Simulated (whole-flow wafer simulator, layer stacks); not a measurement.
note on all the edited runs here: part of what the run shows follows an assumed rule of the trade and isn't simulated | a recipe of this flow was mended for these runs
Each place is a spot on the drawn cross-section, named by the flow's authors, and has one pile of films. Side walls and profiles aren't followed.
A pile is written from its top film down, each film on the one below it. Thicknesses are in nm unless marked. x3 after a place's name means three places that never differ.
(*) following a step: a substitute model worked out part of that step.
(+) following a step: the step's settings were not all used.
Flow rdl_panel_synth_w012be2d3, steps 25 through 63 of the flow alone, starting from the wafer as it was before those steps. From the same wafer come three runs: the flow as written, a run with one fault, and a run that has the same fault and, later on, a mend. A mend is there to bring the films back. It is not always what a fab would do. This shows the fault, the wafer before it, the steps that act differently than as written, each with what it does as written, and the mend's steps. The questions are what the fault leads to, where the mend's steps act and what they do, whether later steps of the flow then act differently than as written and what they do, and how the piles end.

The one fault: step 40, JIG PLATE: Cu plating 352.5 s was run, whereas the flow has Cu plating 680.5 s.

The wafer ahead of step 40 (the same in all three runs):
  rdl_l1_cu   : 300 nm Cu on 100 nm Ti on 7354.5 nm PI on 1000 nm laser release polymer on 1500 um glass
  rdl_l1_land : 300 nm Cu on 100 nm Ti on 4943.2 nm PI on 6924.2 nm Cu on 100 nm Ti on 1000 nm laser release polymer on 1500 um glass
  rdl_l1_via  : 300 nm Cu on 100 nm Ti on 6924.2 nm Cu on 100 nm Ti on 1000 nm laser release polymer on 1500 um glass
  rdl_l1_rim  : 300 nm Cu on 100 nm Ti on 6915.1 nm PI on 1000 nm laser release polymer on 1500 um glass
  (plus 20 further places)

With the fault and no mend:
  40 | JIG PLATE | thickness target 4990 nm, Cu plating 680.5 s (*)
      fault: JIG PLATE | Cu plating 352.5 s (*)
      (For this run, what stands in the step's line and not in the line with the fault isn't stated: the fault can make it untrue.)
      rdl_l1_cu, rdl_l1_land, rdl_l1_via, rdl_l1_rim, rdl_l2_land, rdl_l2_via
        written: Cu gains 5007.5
        fault: Cu gains 2593.9
  Steps later in the flow that act otherwise than as written:
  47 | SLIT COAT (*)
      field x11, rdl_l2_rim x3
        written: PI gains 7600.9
        fault: PI gains 7062.1
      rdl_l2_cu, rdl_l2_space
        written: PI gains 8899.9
        fault: PI gains 7724.7
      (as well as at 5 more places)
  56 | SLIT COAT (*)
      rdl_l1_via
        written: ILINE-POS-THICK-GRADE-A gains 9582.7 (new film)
        fault: ILINE-POS-THICK-GRADE-A gains 10.04 um (new film)
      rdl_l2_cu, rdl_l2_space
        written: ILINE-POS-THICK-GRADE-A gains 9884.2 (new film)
        fault: ILINE-POS-THICK-GRADE-A gains 9567.3 (new film)
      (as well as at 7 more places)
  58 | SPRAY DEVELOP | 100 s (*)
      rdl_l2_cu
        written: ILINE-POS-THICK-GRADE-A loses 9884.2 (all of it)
        fault: ILINE-POS-THICK-GRADE-A loses 9567.3 (all of it)
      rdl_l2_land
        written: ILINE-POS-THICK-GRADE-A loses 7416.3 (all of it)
        fault: ILINE-POS-THICK-GRADE-A loses 7776.9 (all of it)
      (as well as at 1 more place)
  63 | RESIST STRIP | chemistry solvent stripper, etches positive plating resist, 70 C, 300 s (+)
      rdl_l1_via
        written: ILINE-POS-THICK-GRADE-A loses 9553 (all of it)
        fault: ILINE-POS-THICK-GRADE-A loses 10.01 um (all of it)
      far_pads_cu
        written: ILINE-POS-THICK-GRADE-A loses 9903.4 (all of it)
        fault: ILINE-POS-THICK-GRADE-A loses 9588.4 (all of it)
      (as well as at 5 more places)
  By the end, the piles at field x11, far_pads_cu, rdl_l1_cu and 11 more depart from the flow's by more than 2% or 0.5 nm, whichever is larger.
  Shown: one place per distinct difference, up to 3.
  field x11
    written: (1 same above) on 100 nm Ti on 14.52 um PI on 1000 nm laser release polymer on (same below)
    fault: (1 same above) on 100 nm Ti on 13.98 um PI on 1000 nm laser release polymer on (same below)
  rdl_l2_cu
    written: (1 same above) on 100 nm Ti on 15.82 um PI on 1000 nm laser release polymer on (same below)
    fault: (1 same above) on 100 nm Ti on 14.64 um PI on 1000 nm laser release polymer on (same below)
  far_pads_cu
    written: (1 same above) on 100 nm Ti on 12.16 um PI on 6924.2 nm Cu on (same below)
    fault: (1 same above) on 100 nm Ti on 11.01 um PI on 6924.2 nm Cu on (same below)

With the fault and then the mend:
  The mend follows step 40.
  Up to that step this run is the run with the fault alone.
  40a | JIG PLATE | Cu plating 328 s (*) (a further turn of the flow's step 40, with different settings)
      rdl_l1_cu, rdl_l1_land, rdl_l1_via, rdl_l1_rim, rdl_l2_land, rdl_l2_via
        Cu gains 2413.6
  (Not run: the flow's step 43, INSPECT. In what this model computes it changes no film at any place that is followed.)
  Every later step of the flow that is run acts as written at every place that is followed.
  By the end, the piles equal the flow's at every place that both follow.
